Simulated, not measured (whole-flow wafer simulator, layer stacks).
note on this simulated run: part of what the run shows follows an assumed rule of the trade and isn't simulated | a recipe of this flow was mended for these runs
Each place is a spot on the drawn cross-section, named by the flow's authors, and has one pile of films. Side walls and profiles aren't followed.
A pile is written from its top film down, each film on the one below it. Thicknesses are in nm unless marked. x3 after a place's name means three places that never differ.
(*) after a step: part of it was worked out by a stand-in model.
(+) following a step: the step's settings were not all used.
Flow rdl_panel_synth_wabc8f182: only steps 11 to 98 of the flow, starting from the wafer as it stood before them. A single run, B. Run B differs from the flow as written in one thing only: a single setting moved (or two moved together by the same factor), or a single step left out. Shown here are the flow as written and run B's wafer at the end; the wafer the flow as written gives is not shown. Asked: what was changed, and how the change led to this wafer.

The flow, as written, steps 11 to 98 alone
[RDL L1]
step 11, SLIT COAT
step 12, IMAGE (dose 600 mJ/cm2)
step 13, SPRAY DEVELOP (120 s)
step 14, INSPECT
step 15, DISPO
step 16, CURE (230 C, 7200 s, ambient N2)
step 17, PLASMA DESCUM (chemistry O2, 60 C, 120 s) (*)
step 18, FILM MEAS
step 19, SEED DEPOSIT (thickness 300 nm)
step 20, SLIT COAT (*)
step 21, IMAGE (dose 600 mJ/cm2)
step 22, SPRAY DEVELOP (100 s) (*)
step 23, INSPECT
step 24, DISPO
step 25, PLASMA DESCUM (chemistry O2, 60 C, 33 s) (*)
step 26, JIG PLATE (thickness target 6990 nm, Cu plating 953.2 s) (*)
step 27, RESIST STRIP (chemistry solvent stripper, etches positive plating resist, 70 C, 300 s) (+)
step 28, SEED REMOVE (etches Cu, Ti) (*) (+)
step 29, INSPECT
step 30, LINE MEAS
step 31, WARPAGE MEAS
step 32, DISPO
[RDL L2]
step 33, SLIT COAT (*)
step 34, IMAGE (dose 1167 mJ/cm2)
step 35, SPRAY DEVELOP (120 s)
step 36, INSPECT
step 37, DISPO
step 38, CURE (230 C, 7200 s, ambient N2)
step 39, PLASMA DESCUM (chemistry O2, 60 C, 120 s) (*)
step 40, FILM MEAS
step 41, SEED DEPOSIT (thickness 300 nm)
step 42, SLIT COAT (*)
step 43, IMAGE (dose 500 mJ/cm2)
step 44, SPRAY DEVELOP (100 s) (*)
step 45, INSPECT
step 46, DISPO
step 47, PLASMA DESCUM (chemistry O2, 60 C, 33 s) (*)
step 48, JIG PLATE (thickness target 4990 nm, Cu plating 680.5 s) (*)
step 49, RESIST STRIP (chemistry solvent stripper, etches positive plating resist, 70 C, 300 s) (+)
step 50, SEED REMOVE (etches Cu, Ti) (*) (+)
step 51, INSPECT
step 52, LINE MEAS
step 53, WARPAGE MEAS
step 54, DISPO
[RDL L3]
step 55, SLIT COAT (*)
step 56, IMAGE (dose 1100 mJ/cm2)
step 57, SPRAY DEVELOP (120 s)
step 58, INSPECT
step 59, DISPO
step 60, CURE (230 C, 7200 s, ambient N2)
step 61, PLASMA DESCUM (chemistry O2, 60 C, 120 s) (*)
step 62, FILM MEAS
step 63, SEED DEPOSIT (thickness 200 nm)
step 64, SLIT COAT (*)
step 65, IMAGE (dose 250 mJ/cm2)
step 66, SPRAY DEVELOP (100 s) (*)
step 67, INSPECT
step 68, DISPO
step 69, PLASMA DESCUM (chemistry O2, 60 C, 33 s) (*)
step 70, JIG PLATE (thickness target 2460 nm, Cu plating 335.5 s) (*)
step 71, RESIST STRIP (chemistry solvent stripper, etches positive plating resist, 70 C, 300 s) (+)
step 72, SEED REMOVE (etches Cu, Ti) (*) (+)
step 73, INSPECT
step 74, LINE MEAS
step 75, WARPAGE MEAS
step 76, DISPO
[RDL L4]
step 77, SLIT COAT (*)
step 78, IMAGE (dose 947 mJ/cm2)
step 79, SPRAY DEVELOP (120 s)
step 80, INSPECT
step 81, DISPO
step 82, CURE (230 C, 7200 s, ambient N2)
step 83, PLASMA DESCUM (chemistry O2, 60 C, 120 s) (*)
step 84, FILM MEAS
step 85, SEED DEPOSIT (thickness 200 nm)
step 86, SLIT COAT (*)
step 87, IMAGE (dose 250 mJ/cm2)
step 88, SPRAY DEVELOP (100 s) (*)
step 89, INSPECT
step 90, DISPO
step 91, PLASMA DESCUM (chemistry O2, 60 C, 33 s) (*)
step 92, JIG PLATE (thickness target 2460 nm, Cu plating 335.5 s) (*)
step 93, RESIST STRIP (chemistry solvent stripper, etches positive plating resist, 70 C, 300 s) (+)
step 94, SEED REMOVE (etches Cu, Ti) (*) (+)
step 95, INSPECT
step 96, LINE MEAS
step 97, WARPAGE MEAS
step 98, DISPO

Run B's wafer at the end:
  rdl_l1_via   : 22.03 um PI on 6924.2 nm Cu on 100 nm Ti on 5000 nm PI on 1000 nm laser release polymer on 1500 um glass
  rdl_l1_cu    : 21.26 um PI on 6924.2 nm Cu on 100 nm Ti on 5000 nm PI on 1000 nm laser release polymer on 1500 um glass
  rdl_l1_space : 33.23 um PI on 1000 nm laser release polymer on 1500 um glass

The reason: step 13, SPRAY DEVELOP: 120 s, was skipped.

How this came from the change, step by step:
  step 20, SLIT COAT (*)
      rdl_l1_cu: +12 um ILINE-POS-THICK-GRADE-A (new film) (as written it would have been: +10.42 um ILINE-POS-THICK-GRADE-A (new film))
      rdl_l1_space: +12 um ILINE-POS-THICK-GRADE-A (new film) (as written it would have been: +10.94 um ILINE-POS-THICK-GRADE-A (new film))
      (and at 1 other place as well)
  step 22, SPRAY DEVELOP (100 s) (*)
      rdl_l1_cu: -12 um ILINE-POS-THICK-GRADE-A (all of it) (as written it would have been: -10.42 um ILINE-POS-THICK-GRADE-A (all of it))
      rdl_l1_via: -12 um ILINE-POS-THICK-GRADE-A (all of it) (as written it would have been: -13.83 um ILINE-POS-THICK-GRADE-A (all of it))
  step 27, RESIST STRIP (chemistry solvent stripper, etches positive plating resist, 70 C, 300 s) (+)
      rdl_l1_space: -11.97 um ILINE-POS-THICK-GRADE-A (all of it) (as written it would have been: -10.91 um ILINE-POS-THICK-GRADE-A (all of it))
  step 33, SLIT COAT (*)
      rdl_l1_cu: +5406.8 PI (new film) (as written it would have been: +4815.5 PI (new film))
      rdl_l1_space: +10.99 um PI (as written it would have been: +10.38 um PI)
      (and at 1 other place as well)
  step 42, SLIT COAT (*)
      rdl_l1_via: +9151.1 ILINE-POS-THICK-GRADE-A (new film) (as written it would have been: +10.08 um ILINE-POS-THICK-GRADE-A (new film))
      rdl_l1_cu: +9750.6 ILINE-POS-THICK-GRADE-A (new film) (as written it would have been: +9269.6 ILINE-POS-THICK-GRADE-A (new film))
      (and at 1 other place as well)
  step 49, RESIST STRIP (chemistry solvent stripper, etches positive plating resist, 70 C, 300 s) (+)
      rdl_l1_via: -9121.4 ILINE-POS-THICK-GRADE-A (all of it) (as written it would have been: -10.05 um ILINE-POS-THICK-GRADE-A (all of it))
      rdl_l1_cu: -9720.9 ILINE-POS-THICK-GRADE-A (all of it) (as written it would have been: -9239.9 ILINE-POS-THICK-GRADE-A (all of it))
      (and at 1 other place as well)
  step 55, SLIT COAT (*)
      rdl_l1_cu: +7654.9 PI (as written it would have been: +7258.6 PI)
      rdl_l1_space: +8803.7 PI (as written it would have been: +8409.5 PI)
      (and at 1 other place as well)
  step 64, SLIT COAT (*)
      rdl_l1_cu: +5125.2 ILINE-POS-THICK-GRADE-A (new film) (as written it would have been: +4881.9 ILINE-POS-THICK-GRADE-A (new film))
      rdl_l1_space: +5345.3 ILINE-POS-THICK-GRADE-A (new film) (as written it would have been: +5109.9 ILINE-POS-THICK-GRADE-A (new film))
      (and at 1 other place as well)
  step 71, RESIST STRIP (chemistry solvent stripper, etches positive plating resist, 70 C, 300 s) (+)
      rdl_l1_cu: -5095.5 ILINE-POS-THICK-GRADE-A (all of it) (as written it would have been: -4852.2 ILINE-POS-THICK-GRADE-A (all of it))
      rdl_l1_space: -5315.6 ILINE-POS-THICK-GRADE-A (all of it) (as written it would have been: -5080.2 ILINE-POS-THICK-GRADE-A (all of it))
      (and at 1 other place as well)
  step 77, SLIT COAT (*)
      rdl_l1_cu: +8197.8 PI (as written it would have been: +7979.2 PI)
      rdl_l1_space: +8435.5 PI (as written it would have been: +8225.4 PI)
      (and at 1 other place as well)
  step 86, SLIT COAT (*)
      rdl_l1_cu: +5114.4 ILINE-POS-THICK-GRADE-A (new film) (as written it would have been: +4982.5 ILINE-POS-THICK-GRADE-A (new film))
      rdl_l1_space: +5155.1 ILINE-POS-THICK-GRADE-A (new film) (as written it would have been: +5029.9 ILINE-POS-THICK-GRADE-A (new film))
      (and at 1 other place as well)
  step 93, RESIST STRIP (chemistry solvent stripper, etches positive plating resist, 70 C, 300 s) (+)
      rdl_l1_cu: -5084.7 ILINE-POS-THICK-GRADE-A (all of it) (as written it would have been: -4952.8 ILINE-POS-THICK-GRADE-A (all of it))
      rdl_l1_space: -5125.4 ILINE-POS-THICK-GRADE-A (all of it) (as written it would have been: -5000.2 ILINE-POS-THICK-GRADE-A (all of it))
      (and at 1 other place as well)
